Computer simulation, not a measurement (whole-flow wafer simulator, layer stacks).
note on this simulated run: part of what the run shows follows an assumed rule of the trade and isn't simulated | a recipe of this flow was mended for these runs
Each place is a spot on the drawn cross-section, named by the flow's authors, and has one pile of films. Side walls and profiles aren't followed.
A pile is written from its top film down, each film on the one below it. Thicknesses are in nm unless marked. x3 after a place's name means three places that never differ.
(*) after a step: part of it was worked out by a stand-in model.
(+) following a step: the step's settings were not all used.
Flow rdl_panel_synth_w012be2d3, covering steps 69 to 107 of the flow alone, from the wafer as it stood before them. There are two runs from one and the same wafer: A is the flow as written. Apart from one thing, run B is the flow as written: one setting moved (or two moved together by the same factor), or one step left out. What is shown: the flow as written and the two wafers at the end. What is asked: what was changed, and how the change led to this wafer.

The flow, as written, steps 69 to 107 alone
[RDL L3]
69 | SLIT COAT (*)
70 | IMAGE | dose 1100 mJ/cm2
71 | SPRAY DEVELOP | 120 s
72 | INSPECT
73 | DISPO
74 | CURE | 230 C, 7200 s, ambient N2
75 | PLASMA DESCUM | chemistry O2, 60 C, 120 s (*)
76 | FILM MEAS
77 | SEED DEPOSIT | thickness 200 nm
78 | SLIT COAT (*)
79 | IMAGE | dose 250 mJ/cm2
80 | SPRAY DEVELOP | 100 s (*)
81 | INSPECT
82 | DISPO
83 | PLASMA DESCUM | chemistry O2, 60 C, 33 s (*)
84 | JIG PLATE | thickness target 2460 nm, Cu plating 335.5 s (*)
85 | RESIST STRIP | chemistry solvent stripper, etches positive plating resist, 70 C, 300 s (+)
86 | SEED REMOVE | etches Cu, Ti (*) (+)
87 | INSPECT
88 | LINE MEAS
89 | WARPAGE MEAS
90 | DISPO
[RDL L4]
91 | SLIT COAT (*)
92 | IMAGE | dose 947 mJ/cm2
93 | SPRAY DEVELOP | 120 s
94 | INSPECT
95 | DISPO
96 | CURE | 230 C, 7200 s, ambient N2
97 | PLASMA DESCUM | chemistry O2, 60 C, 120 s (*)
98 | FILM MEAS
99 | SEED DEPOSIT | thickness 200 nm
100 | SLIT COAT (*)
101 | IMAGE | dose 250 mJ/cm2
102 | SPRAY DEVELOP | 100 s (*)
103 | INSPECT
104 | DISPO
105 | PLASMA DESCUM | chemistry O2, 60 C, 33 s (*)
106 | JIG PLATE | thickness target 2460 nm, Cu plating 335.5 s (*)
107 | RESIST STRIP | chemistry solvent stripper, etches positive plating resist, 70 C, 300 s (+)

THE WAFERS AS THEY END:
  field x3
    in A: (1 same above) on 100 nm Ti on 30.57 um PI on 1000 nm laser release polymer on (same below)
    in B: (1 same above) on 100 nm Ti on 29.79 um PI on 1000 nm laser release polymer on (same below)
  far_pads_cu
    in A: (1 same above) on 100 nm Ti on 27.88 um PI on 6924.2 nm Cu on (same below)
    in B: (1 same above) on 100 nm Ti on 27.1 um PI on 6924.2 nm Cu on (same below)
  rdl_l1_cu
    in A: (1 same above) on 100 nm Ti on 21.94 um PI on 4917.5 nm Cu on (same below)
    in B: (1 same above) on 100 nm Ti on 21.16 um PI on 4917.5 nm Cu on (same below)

Cause: step 84, JIG PLATE: Cu plating 177.5 s was run, though the flow has Cu plating 335.5 s.

Step by step, how the change led to this:
  84 | JIG PLATE | thickness target 2460 nm, Cu plating 335.5 s (*)
      rdl_l3_cu, rdl_l3_land, rdl_l3_via, rdl_l4_land, rdl_l4_via: A +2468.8 Cu | B +1306.2 Cu
  91 | SLIT COAT (*)
      field x3, pads_land x2: A +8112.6 PI | B +7334.1 PI
      far_pads_cu: A +7829.7 PI | B +7059.3 PI
      (also at 15 further places)
  100 | SLIT COAT (*)
      rdl_l3_land: A +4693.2 ILINE-POS-THICK-GRADE-A (new film) | B +5034.5 ILINE-POS-THICK-GRADE-A (new film)
      rdl_l3_via: A +4627.8 ILINE-POS-THICK-GRADE-A (new film) | B +5108.2 ILINE-POS-THICK-GRADE-A (new film)
      (also at 1 further place)
  102 | SPRAY DEVELOP | 100 s (*)
      rdl_l4_land: A -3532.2 ILINE-POS-THICK-GRADE-A (all of it) | B -3653.9 ILINE-POS-THICK-GRADE-A (all of it)
  107 | RESIST STRIP | chemistry solvent stripper, etches positive plating resist, 70 C, 300 s (+)
      rdl_l3_land: A -4663.5 ILINE-POS-THICK-GRADE-A (all of it) | B -5004.8 ILINE-POS-THICK-GRADE-A (all of it)
      rdl_l3_via: A -4598.1 ILINE-POS-THICK-GRADE-A (all of it) | B -5078.5 ILINE-POS-THICK-GRADE-A (all of it)
